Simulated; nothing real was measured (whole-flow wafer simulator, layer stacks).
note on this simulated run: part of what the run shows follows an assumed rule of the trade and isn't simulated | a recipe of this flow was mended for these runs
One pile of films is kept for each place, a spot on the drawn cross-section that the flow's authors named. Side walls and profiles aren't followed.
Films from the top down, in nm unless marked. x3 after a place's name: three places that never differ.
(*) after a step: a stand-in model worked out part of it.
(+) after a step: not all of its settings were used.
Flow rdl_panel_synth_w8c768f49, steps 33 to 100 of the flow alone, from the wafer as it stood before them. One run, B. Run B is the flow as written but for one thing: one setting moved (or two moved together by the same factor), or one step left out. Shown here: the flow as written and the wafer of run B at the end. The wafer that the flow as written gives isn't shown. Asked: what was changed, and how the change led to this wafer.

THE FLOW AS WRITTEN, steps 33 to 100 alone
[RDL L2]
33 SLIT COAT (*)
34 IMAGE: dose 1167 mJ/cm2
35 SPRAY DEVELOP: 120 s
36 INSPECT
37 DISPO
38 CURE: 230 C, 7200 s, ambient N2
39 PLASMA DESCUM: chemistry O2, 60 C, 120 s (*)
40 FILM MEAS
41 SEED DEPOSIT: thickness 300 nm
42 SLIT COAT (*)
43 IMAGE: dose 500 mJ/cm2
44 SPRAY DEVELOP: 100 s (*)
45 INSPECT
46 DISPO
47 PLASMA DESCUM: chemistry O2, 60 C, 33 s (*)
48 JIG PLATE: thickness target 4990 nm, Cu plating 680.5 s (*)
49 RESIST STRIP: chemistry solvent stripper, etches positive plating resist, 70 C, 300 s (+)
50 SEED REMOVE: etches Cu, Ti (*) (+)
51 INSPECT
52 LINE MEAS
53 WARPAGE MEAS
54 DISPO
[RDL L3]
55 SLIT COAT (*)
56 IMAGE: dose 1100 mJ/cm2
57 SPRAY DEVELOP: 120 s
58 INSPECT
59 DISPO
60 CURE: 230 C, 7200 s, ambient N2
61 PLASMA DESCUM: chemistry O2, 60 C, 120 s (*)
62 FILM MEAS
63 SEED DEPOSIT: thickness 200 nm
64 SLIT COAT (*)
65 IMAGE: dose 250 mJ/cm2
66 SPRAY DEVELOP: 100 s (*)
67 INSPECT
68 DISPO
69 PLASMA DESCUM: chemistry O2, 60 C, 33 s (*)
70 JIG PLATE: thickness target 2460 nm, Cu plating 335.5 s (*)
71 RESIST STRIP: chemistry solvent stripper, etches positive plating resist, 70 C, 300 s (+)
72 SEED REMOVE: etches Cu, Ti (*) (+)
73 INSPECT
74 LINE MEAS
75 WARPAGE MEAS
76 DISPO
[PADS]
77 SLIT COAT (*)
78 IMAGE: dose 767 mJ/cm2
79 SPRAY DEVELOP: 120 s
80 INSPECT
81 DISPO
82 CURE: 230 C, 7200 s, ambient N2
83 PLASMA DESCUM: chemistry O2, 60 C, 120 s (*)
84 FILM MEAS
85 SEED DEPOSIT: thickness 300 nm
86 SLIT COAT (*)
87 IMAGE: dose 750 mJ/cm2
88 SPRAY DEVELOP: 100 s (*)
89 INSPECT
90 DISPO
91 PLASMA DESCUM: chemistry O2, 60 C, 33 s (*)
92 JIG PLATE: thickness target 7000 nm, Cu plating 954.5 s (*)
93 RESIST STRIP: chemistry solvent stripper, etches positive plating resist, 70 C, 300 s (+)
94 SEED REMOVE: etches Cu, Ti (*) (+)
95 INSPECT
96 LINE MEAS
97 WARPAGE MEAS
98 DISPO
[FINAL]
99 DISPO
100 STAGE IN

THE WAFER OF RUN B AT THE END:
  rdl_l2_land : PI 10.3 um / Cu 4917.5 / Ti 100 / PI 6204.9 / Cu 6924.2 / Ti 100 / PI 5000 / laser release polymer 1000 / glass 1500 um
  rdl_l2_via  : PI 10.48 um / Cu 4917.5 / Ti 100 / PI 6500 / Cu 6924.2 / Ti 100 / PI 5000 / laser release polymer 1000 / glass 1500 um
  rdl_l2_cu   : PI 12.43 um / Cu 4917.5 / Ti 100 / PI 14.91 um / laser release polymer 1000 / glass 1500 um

The cause: step 35, SPRAY DEVELOP: 120 s, was left out.

How the change led to this, step by step:
  42 SLIT COAT (*)
      rdl_l2_via: ILINE-POS-THICK-GRADE-A +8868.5 (new film) (as written it would be: ILINE-POS-THICK-GRADE-A +12.5 um (new film))
      rdl_l2_cu, rdl_l2_space: ILINE-POS-THICK-GRADE-A +10.93 um (new film) (as written it would be: ILINE-POS-THICK-GRADE-A +10.13 um (new film))
      (and at 2 more places)
  44 SPRAY DEVELOP: 100 s (*)
      rdl_l2_via: ILINE-POS-THICK-GRADE-A -8868.5 (all of it) (as written it would be: ILINE-POS-THICK-GRADE-A -12.5 um (all of it))
      rdl_l2_cu: ILINE-POS-THICK-GRADE-A -10.93 um (all of it) (as written it would be: ILINE-POS-THICK-GRADE-A -10.13 um (all of it))
      (and at 1 more place)
  49 RESIST STRIP: chemistry solvent stripper, etches positive plating resist, 70 C, 300 s (+)
      rdl_l2_space: ILINE-POS-THICK-GRADE-A -10.9 um (all of it) (as written it would be: ILINE-POS-THICK-GRADE-A -10.1 um (all of it))
      rdl_l1_rim: ILINE-POS-THICK-GRADE-A -9357.3 (all of it) (as written it would be: ILINE-POS-THICK-GRADE-A -8208.7 (all of it))
  55 SLIT COAT (*)
      rdl_l2_via: PI +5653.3 (new film) (as written it would be: PI +10.74 um (new film))
      rdl_l2_cu: PI +6171.9 (new film) (as written it would be: PI +5919.4 (new film))
      (and at 3 more places)
  64 SLIT COAT (*)
      rdl_l2_cu: ILINE-POS-THICK-GRADE-A +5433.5 (new film) (as written it would be: ILINE-POS-THICK-GRADE-A +5291.3 (new film))
      rdl_l2_space: ILINE-POS-THICK-GRADE-A +5770.5 (new film) (as written it would be: ILINE-POS-THICK-GRADE-A +5624.6 (new film))
      (and at 3 more places)
  71 RESIST STRIP: chemistry solvent stripper, etches positive plating resist, 70 C, 300 s (+)
      rdl_l2_cu: ILINE-POS-THICK-GRADE-A -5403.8 (all of it) (as written it would be: ILINE-POS-THICK-GRADE-A -5261.6 (all of it))
      rdl_l2_space: ILINE-POS-THICK-GRADE-A -5740.8 (all of it) (as written it would be: ILINE-POS-THICK-GRADE-A -5594.9 (all of it))
      (and at 3 more places)
  77 SLIT COAT (*)
      rdl_l2_cu: PI +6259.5 (as written it would be: PI +6131.9)
      rdl_l2_land: PI +5325.8 (as written it would be: PI +5066.5)
      (and at 1 more place)
  86 SLIT COAT (*)
      rdl_l2_cu: ILINE-POS-THICK-GRADE-A +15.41 um (new film) (as written it would be: ILINE-POS-THICK-GRADE-A +15.31 um (new film))
      rdl_l2_space: ILINE-POS-THICK-GRADE-A +15.43 um (new film) (as written it would be: ILINE-POS-THICK-GRADE-A +15.33 um (new film))
      (and at 3 more places)
  93 RESIST STRIP: chemistry solvent stripper, etches positive plating resist, 70 C, 300 s (+)
      rdl_l2_cu: ILINE-POS-THICK-GRADE-A -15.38 um (all of it) (as written it would be: ILINE-POS-THICK-GRADE-A -15.28 um (all of it))
      rdl_l2_space: ILINE-POS-THICK-GRADE-A -15.4 um (all of it) (as written it would be: ILINE-POS-THICK-GRADE-A -15.3 um (all of it))
      (and at 3 more places)
Counting metal films that touch as one body, rdl_l2_via has 2 bodies (between them, from the top down: PI 6500); the flow as written gives 1 body.
